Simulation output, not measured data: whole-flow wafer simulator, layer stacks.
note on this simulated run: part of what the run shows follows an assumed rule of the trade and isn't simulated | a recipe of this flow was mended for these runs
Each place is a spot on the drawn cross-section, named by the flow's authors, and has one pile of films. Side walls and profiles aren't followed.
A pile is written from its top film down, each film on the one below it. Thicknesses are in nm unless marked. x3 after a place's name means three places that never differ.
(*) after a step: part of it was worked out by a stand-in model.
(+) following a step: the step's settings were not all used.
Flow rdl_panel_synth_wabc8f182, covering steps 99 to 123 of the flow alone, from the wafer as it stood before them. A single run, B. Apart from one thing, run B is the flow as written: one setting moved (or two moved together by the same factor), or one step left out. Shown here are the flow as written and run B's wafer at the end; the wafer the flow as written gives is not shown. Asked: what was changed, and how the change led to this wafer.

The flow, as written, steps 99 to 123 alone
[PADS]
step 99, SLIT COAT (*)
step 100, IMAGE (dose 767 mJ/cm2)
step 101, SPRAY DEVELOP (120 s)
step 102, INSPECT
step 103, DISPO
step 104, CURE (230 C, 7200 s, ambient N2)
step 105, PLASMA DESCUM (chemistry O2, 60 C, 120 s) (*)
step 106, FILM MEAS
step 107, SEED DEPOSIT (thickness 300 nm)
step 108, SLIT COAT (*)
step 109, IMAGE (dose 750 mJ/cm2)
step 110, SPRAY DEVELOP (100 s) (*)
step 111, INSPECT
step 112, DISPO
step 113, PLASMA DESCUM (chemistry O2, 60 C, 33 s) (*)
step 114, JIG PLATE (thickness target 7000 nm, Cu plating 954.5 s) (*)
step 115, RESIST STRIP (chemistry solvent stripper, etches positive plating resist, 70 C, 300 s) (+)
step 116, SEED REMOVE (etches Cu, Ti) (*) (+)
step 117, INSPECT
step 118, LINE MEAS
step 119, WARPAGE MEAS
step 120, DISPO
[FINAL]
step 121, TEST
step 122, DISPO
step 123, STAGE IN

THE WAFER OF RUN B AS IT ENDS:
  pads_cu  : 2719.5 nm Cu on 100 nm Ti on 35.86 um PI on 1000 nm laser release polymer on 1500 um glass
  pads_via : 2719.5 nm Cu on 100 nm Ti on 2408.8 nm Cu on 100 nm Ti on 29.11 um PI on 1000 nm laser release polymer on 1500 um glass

The reason: step 114, JIG PLATE: Cu plating 381.8 s was run, though the flow has Cu plating 954.5 s.

How this came from the change, step by step:
  step 114, JIG PLATE (thickness target 7000 nm, Cu plating 954.5 s) (*)
      pads_cu, pads_land: +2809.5 Cu (it would be, as written: +7023.8 Cu)
      pads_via: +2809.5 Cu (it would be, as written: +8307.4 Cu)
